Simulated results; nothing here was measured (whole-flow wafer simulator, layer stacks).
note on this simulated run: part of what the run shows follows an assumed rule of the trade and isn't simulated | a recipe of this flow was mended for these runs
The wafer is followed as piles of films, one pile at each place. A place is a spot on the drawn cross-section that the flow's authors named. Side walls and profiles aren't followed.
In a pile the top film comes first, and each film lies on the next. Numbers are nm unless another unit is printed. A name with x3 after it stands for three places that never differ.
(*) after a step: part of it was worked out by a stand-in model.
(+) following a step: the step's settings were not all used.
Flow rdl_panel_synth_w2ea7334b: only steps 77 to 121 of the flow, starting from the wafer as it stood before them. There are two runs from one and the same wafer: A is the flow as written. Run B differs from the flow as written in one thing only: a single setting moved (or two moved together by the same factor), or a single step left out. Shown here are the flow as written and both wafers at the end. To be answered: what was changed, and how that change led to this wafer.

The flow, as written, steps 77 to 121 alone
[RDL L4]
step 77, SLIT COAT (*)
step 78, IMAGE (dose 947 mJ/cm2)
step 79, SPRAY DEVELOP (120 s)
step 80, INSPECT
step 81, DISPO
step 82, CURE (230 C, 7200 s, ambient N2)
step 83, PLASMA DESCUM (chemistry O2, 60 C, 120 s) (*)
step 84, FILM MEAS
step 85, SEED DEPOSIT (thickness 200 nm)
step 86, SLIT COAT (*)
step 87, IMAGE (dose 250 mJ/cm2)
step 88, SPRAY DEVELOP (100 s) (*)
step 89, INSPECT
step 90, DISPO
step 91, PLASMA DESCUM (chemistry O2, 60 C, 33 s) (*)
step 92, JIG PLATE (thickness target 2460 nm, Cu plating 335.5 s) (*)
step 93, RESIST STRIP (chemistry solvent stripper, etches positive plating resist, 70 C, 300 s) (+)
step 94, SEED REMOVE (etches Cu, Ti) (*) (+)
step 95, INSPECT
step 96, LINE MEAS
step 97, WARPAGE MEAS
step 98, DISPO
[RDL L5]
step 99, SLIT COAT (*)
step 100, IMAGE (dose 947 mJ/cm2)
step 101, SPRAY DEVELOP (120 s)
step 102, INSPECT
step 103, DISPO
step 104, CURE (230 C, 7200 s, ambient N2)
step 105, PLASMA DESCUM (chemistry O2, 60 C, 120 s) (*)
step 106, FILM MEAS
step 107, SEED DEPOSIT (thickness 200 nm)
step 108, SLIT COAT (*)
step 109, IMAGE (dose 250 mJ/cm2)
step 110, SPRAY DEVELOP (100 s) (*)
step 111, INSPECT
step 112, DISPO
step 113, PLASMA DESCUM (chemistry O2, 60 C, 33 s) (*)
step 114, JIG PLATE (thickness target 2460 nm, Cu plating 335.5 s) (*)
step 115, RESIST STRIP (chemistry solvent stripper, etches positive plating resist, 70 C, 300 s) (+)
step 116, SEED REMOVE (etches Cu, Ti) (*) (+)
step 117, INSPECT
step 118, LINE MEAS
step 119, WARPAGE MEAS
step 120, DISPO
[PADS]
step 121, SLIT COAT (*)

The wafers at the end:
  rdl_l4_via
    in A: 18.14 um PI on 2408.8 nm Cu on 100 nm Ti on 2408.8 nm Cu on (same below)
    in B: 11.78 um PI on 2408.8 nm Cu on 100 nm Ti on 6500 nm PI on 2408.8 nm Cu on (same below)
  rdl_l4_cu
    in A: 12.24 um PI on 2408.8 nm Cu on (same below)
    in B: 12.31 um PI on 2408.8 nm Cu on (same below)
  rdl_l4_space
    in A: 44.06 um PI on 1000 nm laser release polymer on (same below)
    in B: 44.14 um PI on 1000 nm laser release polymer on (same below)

What caused this: step 79, SPRAY DEVELOP: 120 s, was omitted.

How this came from the change, step by step:
  step 86, SLIT COAT (*)
      rdl_l4_cu: A ILINE-POS-THICK-GRADE-A gains 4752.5 (new film) | B ILINE-POS-THICK-GRADE-A gains 5109.1 (new film)
      rdl_l4_space: A ILINE-POS-THICK-GRADE-A gains 4439.2 (new film) | B ILINE-POS-THICK-GRADE-A gains 5027.3 (new film)
      (as well as at 2 more places)
  step 88, SPRAY DEVELOP (100 s) (*)
      rdl_l4_cu: A ILINE-POS-THICK-GRADE-A loses 4752.5 (all of it) | B ILINE-POS-THICK-GRADE-A loses 5109.1 (all of it)
      rdl_l4_land: A ILINE-POS-THICK-GRADE-A loses 3532.2 (all of it) | B ILINE-POS-THICK-GRADE-A loses 4703.7 (all of it)
      (as well as at 1 more place)
  step 93, RESIST STRIP (chemistry solvent stripper, etches positive plating resist, 70 C, 300 s) (+)
      rdl_l4_space: A ILINE-POS-THICK-GRADE-A loses 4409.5 (all of it) | B ILINE-POS-THICK-GRADE-A loses 4997.6 (all of it)
  step 99, SLIT COAT (*)
      rdl_l4_via: A PI gains 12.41 um (new film) | B PI gains 6190 (new film)
      rdl_l4_land: A PI gains 5938.3 (new film) | B PI gains 6087.7 (new film)
  step 108, SLIT COAT (*)
      rdl_l4_via: A ILINE-POS-THICK-GRADE-A gains 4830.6 (new film) | B ILINE-POS-THICK-GRADE-A gains 4689.2 (new film)
  step 115, RESIST STRIP (chemistry solvent stripper, etches positive plating resist, 70 C, 300 s) (+)
      rdl_l4_via: A ILINE-POS-THICK-GRADE-A loses 4800.9 (all of it) | B ILINE-POS-THICK-GRADE-A loses 4659.5 (all of it)
  step 121, SLIT COAT (*)
      rdl_l4_via: A PI gains 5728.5 | B PI gains 5588.7
With metal films that touch counted as one body, rdl_l4_via has 2 bodies (between them, from the top down: PI 6500); the flow as written gives 1 body.
